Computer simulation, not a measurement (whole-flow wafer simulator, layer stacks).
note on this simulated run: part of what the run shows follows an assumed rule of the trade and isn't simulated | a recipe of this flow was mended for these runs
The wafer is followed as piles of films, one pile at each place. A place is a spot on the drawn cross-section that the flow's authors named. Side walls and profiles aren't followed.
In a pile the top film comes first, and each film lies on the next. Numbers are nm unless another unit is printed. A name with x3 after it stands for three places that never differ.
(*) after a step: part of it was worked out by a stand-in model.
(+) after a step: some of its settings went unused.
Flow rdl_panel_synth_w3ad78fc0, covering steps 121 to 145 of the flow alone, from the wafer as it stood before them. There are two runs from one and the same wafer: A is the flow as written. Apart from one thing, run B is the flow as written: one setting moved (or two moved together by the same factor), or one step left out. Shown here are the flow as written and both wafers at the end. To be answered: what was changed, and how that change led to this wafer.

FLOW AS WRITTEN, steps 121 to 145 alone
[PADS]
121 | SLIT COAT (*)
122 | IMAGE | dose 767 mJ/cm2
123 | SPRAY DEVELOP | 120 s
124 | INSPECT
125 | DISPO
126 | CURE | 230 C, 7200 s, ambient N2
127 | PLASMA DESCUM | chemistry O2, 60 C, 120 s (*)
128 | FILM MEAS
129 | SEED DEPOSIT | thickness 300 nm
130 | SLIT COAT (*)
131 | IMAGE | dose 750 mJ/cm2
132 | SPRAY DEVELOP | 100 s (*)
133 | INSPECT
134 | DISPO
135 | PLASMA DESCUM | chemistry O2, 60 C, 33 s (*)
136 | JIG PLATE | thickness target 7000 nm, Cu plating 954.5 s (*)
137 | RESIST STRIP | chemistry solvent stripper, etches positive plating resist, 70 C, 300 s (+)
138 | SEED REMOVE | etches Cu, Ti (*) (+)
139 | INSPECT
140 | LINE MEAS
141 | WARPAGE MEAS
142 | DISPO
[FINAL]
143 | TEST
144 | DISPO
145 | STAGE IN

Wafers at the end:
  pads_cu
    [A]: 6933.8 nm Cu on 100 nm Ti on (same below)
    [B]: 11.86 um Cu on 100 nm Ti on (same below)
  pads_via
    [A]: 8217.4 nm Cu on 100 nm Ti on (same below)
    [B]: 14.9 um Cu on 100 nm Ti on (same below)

What caused this: step 136, JIG PLATE: Cu plating 1624 s was run, whereas the flow has Cu plating 954.5 s.

Step by step, how the change led to this:
  136 | JIG PLATE | thickness target 7000 nm, Cu plating 954.5 s (*)
      pads_cu, pads_land: A Cu gains 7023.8 | B Cu gains 11.95 um
      pads_via: A Cu gains 8307.4 | B Cu gains 14.99 um
